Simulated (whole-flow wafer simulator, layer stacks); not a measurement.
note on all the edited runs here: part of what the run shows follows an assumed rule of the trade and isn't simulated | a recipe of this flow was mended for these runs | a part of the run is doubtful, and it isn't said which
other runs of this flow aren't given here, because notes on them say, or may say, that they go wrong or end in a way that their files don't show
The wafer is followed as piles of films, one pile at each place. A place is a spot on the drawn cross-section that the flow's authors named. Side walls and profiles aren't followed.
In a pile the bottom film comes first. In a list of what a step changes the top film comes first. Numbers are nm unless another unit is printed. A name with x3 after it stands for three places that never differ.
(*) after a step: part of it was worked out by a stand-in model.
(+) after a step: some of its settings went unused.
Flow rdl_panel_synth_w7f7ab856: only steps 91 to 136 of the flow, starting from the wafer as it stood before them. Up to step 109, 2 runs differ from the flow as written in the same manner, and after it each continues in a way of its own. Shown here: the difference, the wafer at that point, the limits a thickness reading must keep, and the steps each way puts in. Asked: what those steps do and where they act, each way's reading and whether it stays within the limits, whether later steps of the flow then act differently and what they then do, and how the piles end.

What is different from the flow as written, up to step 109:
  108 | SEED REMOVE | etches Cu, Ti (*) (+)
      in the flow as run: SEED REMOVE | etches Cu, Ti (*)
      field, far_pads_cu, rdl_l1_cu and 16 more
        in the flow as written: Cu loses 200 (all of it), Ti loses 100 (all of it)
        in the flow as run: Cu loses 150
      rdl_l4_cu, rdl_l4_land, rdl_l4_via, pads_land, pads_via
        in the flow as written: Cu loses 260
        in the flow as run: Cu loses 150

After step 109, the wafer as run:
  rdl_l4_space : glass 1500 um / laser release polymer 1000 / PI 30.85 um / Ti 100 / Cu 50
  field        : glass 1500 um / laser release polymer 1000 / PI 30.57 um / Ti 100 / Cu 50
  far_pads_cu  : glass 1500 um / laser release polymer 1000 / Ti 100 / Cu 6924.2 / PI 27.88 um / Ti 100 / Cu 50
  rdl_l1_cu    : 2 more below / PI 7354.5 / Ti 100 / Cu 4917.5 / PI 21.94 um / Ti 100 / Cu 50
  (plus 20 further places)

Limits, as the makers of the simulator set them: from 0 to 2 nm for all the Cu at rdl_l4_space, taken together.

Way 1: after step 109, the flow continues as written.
  Reading after step 109: 50 nm, not within the limits.
  Steps later in the flow that act otherwise than as written (1 more step, not shown, differs only slightly: by at most 2% or 0.5 nm, whichever is larger):
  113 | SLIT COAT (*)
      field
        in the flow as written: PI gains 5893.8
        going this way: PI gains 5878.7 (new film)
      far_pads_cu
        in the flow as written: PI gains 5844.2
        going this way: PI gains 5829.2 (new film)
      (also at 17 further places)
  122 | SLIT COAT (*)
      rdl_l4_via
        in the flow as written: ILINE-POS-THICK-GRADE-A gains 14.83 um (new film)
        going this way: ILINE-POS-THICK-GRADE-A gains 14.84 um (new film)
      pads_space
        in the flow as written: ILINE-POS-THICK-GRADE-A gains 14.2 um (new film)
        going this way: ILINE-POS-THICK-GRADE-A gains 14.19 um (new film)
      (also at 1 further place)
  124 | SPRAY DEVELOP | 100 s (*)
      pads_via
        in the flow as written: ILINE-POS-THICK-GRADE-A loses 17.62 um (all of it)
        going this way: ILINE-POS-THICK-GRADE-A loses 17.63 um (all of it)
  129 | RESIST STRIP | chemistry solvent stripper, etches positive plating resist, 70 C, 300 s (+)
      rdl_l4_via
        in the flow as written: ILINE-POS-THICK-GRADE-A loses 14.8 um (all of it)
        going this way: ILINE-POS-THICK-GRADE-A loses 14.81 um (all of it)
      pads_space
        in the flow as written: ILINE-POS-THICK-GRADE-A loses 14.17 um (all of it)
        going this way: ILINE-POS-THICK-GRADE-A loses 14.16 um (all of it)
  The piles end different from the flow's at field, far_pads_cu, rdl_l1_cu and 21 more by more than 2% or 0.5 nm, whichever is larger.
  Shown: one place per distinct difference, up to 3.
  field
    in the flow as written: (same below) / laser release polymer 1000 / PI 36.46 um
    going this way: (same below) / laser release polymer 1000 / PI 30.57 um / Ti 100 / Cu 50 / PI 5878.7
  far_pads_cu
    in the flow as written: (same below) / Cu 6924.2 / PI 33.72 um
    going this way: (same below) / Cu 6924.2 / PI 27.88 um / Ti 100 / Cu 50 / PI 5829.2
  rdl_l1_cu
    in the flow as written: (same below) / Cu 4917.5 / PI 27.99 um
    going this way: (same below) / Cu 4917.5 / PI 21.94 um / Ti 100 / Cu 50 / PI 6040.5

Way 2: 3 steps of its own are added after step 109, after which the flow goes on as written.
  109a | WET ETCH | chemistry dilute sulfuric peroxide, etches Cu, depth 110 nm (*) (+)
      field, far_pads_cu, rdl_l1_cu and 16 more
        Cu loses 50 (all of it)
      rdl_l4_cu, rdl_l4_land, rdl_l4_via, pads_land, pads_via
        Cu loses 110
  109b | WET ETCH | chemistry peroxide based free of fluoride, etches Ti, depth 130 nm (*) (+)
      field, far_pads_cu, rdl_l1_cu and 16 more
        Ti loses 100 (all of it)
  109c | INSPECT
      alters no film at any place that is followed
  Reading after step 109c: 0 nm, inside the limits.
  Steps later in the flow that act otherwise than as written:
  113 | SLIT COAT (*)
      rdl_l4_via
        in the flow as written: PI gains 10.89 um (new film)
        going this way: PI gains 10.79 um (new film)
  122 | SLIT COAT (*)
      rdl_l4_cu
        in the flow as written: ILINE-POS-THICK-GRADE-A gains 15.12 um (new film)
        going this way: ILINE-POS-THICK-GRADE-A gains 15.09 um (new film)
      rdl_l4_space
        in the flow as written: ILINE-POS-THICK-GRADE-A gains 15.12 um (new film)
        going this way: ILINE-POS-THICK-GRADE-A gains 15.1 um (new film)
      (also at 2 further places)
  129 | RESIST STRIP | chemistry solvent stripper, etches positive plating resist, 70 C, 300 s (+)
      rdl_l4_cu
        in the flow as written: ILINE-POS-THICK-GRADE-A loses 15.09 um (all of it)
        going this way: ILINE-POS-THICK-GRADE-A loses 15.06 um (all of it)
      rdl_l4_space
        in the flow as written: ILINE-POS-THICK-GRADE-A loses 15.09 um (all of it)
        going this way: ILINE-POS-THICK-GRADE-A loses 15.07 um (all of it)
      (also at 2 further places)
  When the end is reached, the piles differ only a little from the flow's at the places that both follow, at most by 2% or 0.5 nm, whichever is larger.

Keeping within the limits: way 2. Outside them: way 1.
